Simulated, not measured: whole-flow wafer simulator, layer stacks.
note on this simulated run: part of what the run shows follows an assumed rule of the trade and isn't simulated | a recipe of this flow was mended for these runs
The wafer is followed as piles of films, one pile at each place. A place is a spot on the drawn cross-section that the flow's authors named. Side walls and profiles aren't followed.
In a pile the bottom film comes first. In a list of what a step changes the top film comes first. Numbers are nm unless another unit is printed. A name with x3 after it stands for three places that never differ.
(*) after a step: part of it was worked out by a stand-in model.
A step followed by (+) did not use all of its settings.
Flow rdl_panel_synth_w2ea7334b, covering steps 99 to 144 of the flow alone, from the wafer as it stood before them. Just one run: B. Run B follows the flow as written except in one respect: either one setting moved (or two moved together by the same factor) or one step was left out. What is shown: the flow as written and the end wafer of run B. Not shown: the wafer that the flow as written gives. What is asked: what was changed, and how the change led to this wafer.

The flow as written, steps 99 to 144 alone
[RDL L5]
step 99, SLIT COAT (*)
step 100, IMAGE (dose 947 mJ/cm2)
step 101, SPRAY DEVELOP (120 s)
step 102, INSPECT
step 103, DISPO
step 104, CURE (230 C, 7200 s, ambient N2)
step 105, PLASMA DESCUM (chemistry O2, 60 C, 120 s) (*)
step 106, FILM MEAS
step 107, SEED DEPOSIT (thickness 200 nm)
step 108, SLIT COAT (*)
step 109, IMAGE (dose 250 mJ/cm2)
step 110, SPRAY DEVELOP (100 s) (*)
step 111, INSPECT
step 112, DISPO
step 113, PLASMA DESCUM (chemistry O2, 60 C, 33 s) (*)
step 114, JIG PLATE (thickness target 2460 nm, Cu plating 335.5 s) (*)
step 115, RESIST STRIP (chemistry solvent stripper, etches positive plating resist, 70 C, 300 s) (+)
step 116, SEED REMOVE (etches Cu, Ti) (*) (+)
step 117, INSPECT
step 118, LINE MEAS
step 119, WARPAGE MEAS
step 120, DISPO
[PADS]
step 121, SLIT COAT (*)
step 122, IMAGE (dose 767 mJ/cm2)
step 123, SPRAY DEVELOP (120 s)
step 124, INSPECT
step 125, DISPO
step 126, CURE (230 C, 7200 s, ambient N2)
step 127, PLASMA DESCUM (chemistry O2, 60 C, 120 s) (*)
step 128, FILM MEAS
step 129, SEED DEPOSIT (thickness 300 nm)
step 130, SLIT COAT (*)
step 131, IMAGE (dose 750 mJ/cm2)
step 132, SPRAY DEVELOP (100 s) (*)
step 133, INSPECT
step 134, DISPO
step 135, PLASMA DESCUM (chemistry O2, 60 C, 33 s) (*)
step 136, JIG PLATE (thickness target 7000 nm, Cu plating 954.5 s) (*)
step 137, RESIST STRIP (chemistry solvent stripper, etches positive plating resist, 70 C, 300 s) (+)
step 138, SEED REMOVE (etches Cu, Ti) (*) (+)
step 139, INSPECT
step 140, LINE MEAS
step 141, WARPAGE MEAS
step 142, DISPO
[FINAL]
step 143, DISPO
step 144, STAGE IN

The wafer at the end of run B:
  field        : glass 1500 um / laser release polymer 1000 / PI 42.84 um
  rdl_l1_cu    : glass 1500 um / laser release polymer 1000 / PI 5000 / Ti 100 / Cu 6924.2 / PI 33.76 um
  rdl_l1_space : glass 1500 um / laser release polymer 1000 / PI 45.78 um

What caused this: step 114, JIG PLATE: Cu plating 234.8 s was run, though the flow has Cu plating 335.5 s.

Step by step, how the change led to this:
  step 114, JIG PLATE (thickness target 2460 nm, Cu plating 335.5 s) (*)
      rdl_l5_cu, rdl_l5_land, rdl_l5_via, pads_land, pads_via: +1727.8 Cu (as written it would have been: +2468.8 Cu)
  step 121, SLIT COAT (*)
      rdl_l2_cu, rdl_l2_space: +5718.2 PI (as written it would have been: +5993.4 PI)
      field: +5619.6 PI (as written it would have been: +5893.8 PI)
      (as well as at 22 more places)
  step 130, SLIT COAT (*)
      rdl_l2_cu, rdl_l2_space: +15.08 um ILINE-POS-THICK-GRADE-A (new film) (as written it would have been: +15.07 um ILINE-POS-THICK-GRADE-A (new film))
      rdl_l5_cu: +14.87 um ILINE-POS-THICK-GRADE-A (new film) (as written it would have been: +15.12 um ILINE-POS-THICK-GRADE-A (new film))
      (as well as at 7 more places)
  step 132, SPRAY DEVELOP (100 s) (*)
      pads_cu: -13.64 um ILINE-POS-THICK-GRADE-A (all of it) (as written it would have been: -13.68 um ILINE-POS-THICK-GRADE-A (all of it))
      pads_land: -13.17 um ILINE-POS-THICK-GRADE-A (all of it) (as written it would have been: -13.11 um ILINE-POS-THICK-GRADE-A (all of it))
      (as well as at 1 more place)
  step 137, RESIST STRIP (chemistry solvent stripper, etches positive plating resist, 70 C, 300 s) (+)
      rdl_l5_cu: -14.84 um ILINE-POS-THICK-GRADE-A (all of it) (as written it would have been: -15.09 um ILINE-POS-THICK-GRADE-A (all of it))
      rdl_l5_space: -14.89 um ILINE-POS-THICK-GRADE-A (all of it) (as written it would have been: -15.09 um ILINE-POS-THICK-GRADE-A (all of it))
      (as well as at 3 more places)
